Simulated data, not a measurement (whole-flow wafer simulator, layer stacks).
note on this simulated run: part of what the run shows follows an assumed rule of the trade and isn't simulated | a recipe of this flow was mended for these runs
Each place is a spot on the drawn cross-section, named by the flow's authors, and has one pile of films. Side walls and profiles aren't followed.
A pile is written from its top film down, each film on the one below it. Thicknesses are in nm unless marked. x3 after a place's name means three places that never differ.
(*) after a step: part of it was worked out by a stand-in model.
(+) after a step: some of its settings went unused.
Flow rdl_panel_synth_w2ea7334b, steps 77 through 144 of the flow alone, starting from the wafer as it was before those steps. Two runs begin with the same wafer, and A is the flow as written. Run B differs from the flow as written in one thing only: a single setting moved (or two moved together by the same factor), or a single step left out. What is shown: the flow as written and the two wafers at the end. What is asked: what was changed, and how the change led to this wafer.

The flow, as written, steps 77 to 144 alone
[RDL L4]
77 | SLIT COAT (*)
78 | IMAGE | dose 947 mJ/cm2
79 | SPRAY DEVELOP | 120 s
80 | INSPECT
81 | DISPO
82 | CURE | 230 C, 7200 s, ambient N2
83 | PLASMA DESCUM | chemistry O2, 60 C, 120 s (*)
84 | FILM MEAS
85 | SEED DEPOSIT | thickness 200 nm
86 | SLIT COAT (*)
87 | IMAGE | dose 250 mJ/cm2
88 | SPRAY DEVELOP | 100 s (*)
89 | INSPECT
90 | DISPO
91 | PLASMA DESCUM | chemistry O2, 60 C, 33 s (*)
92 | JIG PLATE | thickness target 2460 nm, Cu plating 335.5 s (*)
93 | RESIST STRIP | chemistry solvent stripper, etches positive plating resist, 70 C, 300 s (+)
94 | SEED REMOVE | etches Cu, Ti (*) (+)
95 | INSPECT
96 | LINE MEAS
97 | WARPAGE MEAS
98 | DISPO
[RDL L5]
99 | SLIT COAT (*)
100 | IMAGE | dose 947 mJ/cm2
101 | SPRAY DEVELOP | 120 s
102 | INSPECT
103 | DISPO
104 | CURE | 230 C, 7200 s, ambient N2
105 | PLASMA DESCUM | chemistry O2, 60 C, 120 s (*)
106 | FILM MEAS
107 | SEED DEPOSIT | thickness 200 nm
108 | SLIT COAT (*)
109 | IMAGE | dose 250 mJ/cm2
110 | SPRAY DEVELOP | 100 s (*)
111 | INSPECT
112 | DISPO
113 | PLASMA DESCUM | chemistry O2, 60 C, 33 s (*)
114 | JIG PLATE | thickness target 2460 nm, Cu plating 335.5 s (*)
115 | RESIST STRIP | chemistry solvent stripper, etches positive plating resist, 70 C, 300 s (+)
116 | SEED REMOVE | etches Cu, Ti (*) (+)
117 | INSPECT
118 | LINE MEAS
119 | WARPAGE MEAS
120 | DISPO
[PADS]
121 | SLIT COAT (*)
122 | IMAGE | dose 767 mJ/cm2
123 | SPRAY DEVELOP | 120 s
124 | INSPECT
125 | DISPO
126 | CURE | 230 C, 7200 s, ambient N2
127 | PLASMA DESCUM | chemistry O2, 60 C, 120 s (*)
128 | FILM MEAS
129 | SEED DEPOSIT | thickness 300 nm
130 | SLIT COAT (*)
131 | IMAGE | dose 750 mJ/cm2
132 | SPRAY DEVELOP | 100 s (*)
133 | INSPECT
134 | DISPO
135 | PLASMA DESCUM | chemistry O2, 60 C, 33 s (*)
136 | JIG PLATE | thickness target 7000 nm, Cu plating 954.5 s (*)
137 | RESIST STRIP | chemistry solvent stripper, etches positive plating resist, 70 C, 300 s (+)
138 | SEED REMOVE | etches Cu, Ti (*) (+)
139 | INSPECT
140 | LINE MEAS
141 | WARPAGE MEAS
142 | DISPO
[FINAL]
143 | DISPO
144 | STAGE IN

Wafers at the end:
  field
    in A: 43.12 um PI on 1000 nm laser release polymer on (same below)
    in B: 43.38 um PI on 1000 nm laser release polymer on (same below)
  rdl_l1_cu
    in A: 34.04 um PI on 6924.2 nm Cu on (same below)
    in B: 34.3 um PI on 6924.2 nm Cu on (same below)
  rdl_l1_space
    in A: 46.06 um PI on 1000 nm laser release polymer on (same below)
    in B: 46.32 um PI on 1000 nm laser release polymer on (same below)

What caused this: step 92, JIG PLATE: Cu plating 385.8 s was run, while the flow as written has Cu plating 335.5 s.

Step by step, how the change led to this:
  92 | JIG PLATE | thickness target 2460 nm, Cu plating 335.5 s (*)
      rdl_l4_cu, rdl_l4_land, rdl_l4_via, rdl_l5_land, rdl_l5_via: A +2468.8 Cu | B +2839 Cu
  99 | SLIT COAT (*)
      field, pads_cu, pads_space, pads_land, pads_via: A +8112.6 PI | B +8371.4 PI
      rdl_l1_cu: A +8091.4 PI | B +8349.9 PI
      (also at 16 further places)
  121 | SLIT COAT (*)
      rdl_l5_via: A +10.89 um PI (new film) | B +10.86 um PI (new film)
  130 | SLIT COAT (*)
      rdl_l4_cu, rdl_l4_space: A +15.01 um ILINE-POS-THICK-GRADE-A (new film) | B +15.02 um ILINE-POS-THICK-GRADE-A (new film)
      rdl_l5_cu, rdl_l5_space: A +15.12 um ILINE-POS-THICK-GRADE-A (new film) | B +15.13 um ILINE-POS-THICK-GRADE-A (new film)
      (also at 4 further places)
  137 | RESIST STRIP | chemistry solvent stripper, etches positive plating resist, 70 C, 300 s (+)
      rdl_l2_cu, rdl_l2_space: A -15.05 um ILINE-POS-THICK-GRADE-A (all of it) | B -15.04 um ILINE-POS-THICK-GRADE-A (all of it)
      rdl_l4_cu, rdl_l4_space: A -14.98 um ILINE-POS-THICK-GRADE-A (all of it) | B -14.99 um ILINE-POS-THICK-GRADE-A (all of it)
      (also at 6 further places)
